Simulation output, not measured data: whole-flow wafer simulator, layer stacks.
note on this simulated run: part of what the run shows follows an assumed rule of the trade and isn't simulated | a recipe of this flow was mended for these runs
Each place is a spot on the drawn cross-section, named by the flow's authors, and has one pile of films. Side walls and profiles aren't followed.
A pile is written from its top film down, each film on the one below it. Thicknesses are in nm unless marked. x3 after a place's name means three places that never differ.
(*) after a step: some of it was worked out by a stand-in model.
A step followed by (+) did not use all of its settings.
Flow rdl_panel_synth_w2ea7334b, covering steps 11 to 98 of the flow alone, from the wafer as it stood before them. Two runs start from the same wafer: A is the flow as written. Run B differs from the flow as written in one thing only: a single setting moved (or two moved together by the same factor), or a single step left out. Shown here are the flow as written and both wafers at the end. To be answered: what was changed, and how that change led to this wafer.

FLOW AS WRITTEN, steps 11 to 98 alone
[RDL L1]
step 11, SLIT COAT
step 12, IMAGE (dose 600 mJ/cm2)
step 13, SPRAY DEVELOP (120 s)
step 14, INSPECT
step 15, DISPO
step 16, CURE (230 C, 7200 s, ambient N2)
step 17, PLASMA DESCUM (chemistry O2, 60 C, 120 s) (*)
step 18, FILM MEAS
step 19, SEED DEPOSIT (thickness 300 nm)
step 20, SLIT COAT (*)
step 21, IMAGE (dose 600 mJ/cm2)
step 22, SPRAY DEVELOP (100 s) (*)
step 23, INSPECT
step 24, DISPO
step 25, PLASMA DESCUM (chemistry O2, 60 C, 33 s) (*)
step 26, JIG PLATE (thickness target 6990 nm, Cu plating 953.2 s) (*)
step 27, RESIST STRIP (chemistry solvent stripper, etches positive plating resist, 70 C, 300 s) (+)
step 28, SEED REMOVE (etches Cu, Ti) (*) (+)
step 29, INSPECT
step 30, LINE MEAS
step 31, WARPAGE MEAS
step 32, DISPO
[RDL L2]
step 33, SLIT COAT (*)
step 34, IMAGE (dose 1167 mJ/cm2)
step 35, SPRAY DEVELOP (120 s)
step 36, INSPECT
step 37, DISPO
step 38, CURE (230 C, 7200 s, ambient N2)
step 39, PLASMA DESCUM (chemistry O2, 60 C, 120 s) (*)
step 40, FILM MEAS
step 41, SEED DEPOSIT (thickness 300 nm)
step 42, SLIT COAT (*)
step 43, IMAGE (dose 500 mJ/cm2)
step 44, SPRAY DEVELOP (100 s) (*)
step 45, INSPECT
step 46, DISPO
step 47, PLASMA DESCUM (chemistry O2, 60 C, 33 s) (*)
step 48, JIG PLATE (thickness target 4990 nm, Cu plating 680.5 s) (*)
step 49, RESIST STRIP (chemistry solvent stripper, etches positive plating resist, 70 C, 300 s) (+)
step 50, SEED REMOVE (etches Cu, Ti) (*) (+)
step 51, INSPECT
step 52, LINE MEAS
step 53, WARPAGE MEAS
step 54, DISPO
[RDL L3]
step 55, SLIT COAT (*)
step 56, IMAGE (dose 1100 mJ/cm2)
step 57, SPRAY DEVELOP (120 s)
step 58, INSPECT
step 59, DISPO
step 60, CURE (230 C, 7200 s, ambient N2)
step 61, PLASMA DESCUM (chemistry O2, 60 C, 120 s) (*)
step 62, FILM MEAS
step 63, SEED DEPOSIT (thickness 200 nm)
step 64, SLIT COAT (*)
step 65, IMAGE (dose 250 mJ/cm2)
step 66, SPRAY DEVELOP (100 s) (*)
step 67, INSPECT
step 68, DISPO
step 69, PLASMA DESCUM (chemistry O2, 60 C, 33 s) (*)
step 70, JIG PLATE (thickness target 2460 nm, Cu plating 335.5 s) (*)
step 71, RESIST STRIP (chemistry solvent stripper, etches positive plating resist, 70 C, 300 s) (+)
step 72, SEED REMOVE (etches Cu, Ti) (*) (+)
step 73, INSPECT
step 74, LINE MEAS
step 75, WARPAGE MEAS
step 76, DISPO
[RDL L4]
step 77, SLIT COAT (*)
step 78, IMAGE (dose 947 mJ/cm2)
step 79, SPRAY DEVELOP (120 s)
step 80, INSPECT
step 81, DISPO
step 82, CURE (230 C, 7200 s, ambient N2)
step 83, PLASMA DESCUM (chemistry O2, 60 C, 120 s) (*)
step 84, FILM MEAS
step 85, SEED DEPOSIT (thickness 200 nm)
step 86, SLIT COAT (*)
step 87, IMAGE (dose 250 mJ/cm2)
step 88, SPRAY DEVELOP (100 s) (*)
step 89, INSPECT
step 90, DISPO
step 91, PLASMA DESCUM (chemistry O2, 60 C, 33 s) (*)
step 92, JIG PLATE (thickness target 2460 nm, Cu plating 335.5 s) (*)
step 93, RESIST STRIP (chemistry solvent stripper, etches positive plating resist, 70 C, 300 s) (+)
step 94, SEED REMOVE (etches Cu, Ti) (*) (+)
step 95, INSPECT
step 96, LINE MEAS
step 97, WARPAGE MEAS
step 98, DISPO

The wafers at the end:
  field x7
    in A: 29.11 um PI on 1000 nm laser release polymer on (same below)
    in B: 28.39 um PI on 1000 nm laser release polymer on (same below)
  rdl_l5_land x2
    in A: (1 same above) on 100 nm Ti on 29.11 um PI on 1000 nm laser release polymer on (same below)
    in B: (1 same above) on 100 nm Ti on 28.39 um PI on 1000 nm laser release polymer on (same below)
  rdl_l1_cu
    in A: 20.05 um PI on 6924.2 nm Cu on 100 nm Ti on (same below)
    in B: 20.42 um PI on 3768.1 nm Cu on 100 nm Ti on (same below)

What caused this: step 26, JIG PLATE: Cu plating 524.3 s was run, though the flow has Cu plating 953.2 s.

The path from the change to this, step by step:
  step 26, JIG PLATE (thickness target 6990 nm, Cu plating 953.2 s) (*)
      rdl_l1_cu, rdl_l1_via, rdl_l1_rim, rdl_l2_land, rdl_l2_via: A +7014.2 Cu | B +3858.1 Cu
  step 33, SLIT COAT (*)
      rdl_l1_space: A +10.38 um PI | B +8263.5 PI
      field x7, rdl_l3_cu, rdl_l3_space and 9 more: A +8062.5 PI | B +7342.1 PI
      (also at 6 further places)
  step 42, SLIT COAT (*)
      rdl_l2_cu, rdl_l2_space: A +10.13 um ILINE-POS-THICK-GRADE-A (new film) | B +9736.8 ILINE-POS-THICK-GRADE-A (new film)
      rdl_l1_space: A +10.52 um ILINE-POS-THICK-GRADE-A (new film) | B +10.08 um ILINE-POS-THICK-GRADE-A (new film)
      (also at 4 further places)
  step 44, SPRAY DEVELOP (100 s) (*)
      rdl_l2_cu: A -10.13 um ILINE-POS-THICK-GRADE-A (all of it) | B -9736.8 ILINE-POS-THICK-GRADE-A (all of it)
      rdl_l2_land: A -7139.5 ILINE-POS-THICK-GRADE-A (all of it) | B -7584.2 ILINE-POS-THICK-GRADE-A (all of it)
      (also at 1 further place)
  step 49, RESIST STRIP (chemistry solvent stripper, etches positive plating resist, 70 C, 300 s) (+)
      rdl_l2_space: A -10.1 um ILINE-POS-THICK-GRADE-A (all of it) | B -9707.1 ILINE-POS-THICK-GRADE-A (all of it)
      rdl_l1_space: A -10.49 um ILINE-POS-THICK-GRADE-A (all of it) | B -10.05 um ILINE-POS-THICK-GRADE-A (all of it)
      (also at 2 further places)
  step 55, SLIT COAT (*)
      rdl_l1_space: A +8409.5 PI | B +8020.8 PI
      rdl_l1_via: A +8010.4 PI | B +8361 PI
      (also at 5 further places)
  step 64, SLIT COAT (*)
      rdl_l1_space: A +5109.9 ILINE-POS-THICK-GRADE-A (new film) | B +4922 ILINE-POS-THICK-GRADE-A (new film)
      rdl_l1_via: A +4989.6 ILINE-POS-THICK-GRADE-A (new film) | B +5179.9 ILINE-POS-THICK-GRADE-A (new film)
      (also at 4 further places)
  step 71, RESIST STRIP (chemistry solvent stripper, etches positive plating resist, 70 C, 300 s) (+)
      rdl_l1_space: A -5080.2 ILINE-POS-THICK-GRADE-A (all of it) | B -4892.3 ILINE-POS-THICK-GRADE-A (all of it)
      rdl_l1_via: A -4959.9 ILINE-POS-THICK-GRADE-A (all of it) | B -5150.2 ILINE-POS-THICK-GRADE-A (all of it)
      (also at 4 further places)
  step 77, SLIT COAT (*)
      rdl_l1_space: A +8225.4 PI | B +8044.5 PI
      rdl_l1_via: A +8105.1 PI | B +8285.5 PI
      (also at 3 further places)
  step 86, SLIT COAT (*)
      rdl_l2_via: A +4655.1 ILINE-POS-THICK-GRADE-A (new film) | B +4760.9 ILINE-POS-THICK-GRADE-A (new film)
  step 93, RESIST STRIP (chemistry solvent stripper, etches positive plating resist, 70 C, 300 s) (+)
      rdl_l2_via: A -4625.4 ILINE-POS-THICK-GRADE-A (all of it) | B -4731.2 ILINE-POS-THICK-GRADE-A (all of it)
